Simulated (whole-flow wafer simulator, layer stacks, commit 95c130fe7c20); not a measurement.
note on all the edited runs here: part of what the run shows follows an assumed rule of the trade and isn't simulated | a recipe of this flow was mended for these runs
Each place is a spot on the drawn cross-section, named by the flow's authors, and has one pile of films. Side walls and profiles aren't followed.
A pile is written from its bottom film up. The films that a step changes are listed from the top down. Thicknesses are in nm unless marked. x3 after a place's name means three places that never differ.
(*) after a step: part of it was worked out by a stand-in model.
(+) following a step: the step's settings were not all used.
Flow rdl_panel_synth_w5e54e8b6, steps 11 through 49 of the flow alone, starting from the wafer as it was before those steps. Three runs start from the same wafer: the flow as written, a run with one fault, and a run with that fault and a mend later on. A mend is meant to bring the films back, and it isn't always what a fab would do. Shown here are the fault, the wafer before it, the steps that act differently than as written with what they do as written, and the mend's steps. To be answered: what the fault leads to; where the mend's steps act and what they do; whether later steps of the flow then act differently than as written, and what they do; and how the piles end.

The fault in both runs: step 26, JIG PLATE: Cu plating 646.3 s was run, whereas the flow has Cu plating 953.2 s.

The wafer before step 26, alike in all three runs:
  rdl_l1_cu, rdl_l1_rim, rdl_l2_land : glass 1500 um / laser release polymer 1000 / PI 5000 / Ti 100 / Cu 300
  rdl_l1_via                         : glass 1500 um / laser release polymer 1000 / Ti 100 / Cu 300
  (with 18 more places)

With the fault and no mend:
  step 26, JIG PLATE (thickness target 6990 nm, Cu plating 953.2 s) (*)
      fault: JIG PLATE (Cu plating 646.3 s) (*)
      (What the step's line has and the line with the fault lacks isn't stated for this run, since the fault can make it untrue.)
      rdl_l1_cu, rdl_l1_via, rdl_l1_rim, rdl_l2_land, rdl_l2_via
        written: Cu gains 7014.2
        fault: Cu gains 4755.9
  Steps later in the flow that act otherwise than as written:
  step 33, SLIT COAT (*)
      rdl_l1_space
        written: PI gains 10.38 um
        fault: PI gains 8885.8
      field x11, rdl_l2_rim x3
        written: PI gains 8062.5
        fault: PI gains 7543.9
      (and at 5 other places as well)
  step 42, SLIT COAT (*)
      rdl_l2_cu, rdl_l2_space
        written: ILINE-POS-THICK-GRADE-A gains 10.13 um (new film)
        fault: ILINE-POS-THICK-GRADE-A gains 9852.4 (new film)
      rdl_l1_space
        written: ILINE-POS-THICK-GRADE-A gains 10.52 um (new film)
        fault: ILINE-POS-THICK-GRADE-A gains 10.21 um (new film)
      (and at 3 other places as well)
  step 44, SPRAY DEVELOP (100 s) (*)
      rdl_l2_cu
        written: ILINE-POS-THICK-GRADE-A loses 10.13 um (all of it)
        fault: ILINE-POS-THICK-GRADE-A loses 9852.4 (all of it)
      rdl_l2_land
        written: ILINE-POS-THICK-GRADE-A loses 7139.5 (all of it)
        fault: ILINE-POS-THICK-GRADE-A loses 7452.5 (all of it)
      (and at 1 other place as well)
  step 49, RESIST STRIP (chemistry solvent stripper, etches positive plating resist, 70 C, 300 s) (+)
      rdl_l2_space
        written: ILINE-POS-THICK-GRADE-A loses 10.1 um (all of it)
        fault: ILINE-POS-THICK-GRADE-A loses 9822.7 (all of it)
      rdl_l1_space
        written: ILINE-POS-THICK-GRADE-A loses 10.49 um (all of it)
        fault: ILINE-POS-THICK-GRADE-A loses 10.18 um (all of it)
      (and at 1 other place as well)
  At field x11, rdl_l1_cu, rdl_l1_space and 9 more, the piles at the end differ from the flow's by more than 2% or 0.5 nm, whichever is larger.
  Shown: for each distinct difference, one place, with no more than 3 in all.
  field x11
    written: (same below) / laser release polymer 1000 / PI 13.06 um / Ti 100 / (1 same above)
    fault: (same below) / laser release polymer 1000 / PI 12.54 um / Ti 100 / (1 same above)
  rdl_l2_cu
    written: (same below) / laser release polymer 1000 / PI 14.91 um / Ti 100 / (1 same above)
    fault: (same below) / laser release polymer 1000 / PI 13.78 um / Ti 100 / (1 same above)
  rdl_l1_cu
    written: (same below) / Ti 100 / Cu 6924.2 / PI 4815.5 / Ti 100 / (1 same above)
    fault: (same below) / Ti 100 / Cu 4665.9 / PI 5188.4 / Ti 100 / (1 same above)

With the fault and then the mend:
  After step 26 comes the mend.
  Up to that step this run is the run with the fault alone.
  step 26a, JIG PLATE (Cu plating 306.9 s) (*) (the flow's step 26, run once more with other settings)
      rdl_l1_cu, rdl_l1_via, rdl_l1_rim, rdl_l2_land, rdl_l2_via
        Cu gains 2258.4
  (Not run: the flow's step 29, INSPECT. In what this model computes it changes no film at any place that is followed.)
  Every later step of the flow that is run acts as written at every place that is followed.
  At every place that both follow, the piles at the end match the flow's.
